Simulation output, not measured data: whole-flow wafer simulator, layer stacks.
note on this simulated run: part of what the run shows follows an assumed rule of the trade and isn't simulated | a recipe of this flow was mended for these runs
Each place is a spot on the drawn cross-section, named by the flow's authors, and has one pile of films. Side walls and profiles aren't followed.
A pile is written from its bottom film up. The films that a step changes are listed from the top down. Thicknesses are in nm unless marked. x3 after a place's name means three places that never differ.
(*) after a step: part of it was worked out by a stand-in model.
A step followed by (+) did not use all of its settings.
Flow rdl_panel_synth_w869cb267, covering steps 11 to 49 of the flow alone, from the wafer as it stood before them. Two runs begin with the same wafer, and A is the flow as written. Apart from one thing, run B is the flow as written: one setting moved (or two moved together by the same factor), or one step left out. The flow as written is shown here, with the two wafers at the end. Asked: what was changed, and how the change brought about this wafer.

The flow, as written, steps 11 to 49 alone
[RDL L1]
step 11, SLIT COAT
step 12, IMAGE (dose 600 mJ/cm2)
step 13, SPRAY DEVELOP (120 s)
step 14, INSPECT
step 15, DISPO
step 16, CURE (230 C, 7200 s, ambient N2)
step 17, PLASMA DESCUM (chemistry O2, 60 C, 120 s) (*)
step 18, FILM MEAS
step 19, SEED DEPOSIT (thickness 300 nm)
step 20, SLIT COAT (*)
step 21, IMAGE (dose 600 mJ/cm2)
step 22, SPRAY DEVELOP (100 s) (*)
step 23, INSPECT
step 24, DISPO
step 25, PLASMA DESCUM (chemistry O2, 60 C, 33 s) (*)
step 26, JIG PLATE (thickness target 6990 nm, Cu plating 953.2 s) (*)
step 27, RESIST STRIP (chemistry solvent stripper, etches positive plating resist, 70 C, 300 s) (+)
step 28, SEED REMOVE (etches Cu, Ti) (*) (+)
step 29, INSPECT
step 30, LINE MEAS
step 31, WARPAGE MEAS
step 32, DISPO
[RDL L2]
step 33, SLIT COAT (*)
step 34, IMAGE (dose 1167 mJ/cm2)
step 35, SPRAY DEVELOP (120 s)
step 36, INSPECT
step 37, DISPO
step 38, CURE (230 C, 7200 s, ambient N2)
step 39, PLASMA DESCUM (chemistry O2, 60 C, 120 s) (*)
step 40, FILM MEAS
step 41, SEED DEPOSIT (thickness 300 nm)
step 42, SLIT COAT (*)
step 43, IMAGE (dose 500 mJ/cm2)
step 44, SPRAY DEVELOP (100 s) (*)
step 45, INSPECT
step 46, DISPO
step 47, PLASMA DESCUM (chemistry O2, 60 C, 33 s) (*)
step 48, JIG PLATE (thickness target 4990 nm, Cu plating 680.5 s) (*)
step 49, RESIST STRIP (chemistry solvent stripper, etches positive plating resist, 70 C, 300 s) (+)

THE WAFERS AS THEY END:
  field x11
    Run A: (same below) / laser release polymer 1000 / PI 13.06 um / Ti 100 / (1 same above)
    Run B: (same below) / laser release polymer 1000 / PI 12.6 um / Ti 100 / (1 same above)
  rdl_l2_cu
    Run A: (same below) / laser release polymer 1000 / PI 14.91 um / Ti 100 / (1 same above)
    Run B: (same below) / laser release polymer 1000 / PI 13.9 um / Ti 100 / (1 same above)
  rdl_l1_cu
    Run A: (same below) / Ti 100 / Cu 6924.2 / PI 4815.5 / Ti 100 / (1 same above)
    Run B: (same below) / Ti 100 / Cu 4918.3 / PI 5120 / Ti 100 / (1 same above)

Cause: step 26, JIG PLATE: Cu plating 680.6 s was run, whereas the flow has Cu plating 953.2 s.

How this came from the change, step by step:
  step 26, JIG PLATE (thickness target 6990 nm, Cu plating 953.2 s) (*)
      rdl_l1_cu, rdl_l1_via, rdl_l1_rim, rdl_l2_land, rdl_l2_via: A Cu gains 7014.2 | B Cu gains 5008.3
  step 33, SLIT COAT (*)
      rdl_l1_space: A PI gains 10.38 um | B PI gains 9022.2
      field x11, rdl_l2_rim x3: A PI gains 8062.5 | B PI gains 7601.1
      (and at 5 other places as well)
  step 42, SLIT COAT (*)
      rdl_l2_cu, rdl_l2_space: A ILINE-POS-THICK-GRADE-A gains 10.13 um (new film) | B ILINE-POS-THICK-GRADE-A gains 9884.3 (new film)
      rdl_l1_space: A ILINE-POS-THICK-GRADE-A gains 10.52 um (new film) | B ILINE-POS-THICK-GRADE-A gains 10.24 um (new film)
      (and at 3 other places as well)
  step 44, SPRAY DEVELOP (100 s) (*)
      rdl_l2_cu: A ILINE-POS-THICK-GRADE-A loses 10.13 um (all of it) | B ILINE-POS-THICK-GRADE-A loses 9884.3 (all of it)
      rdl_l2_land: A ILINE-POS-THICK-GRADE-A loses 7139.5 (all of it) | B ILINE-POS-THICK-GRADE-A loses 7416.2 (all of it)
      (and at 1 other place as well)
  step 49, RESIST STRIP (chemistry solvent stripper, etches positive plating resist, 70 C, 300 s) (+)
      rdl_l2_space: A ILINE-POS-THICK-GRADE-A loses 10.1 um (all of it) | B ILINE-POS-THICK-GRADE-A loses 9854.6 (all of it)
      rdl_l1_space: A ILINE-POS-THICK-GRADE-A loses 10.49 um (all of it) | B ILINE-POS-THICK-GRADE-A loses 10.21 um (all of it)
      (and at 1 other place as well)
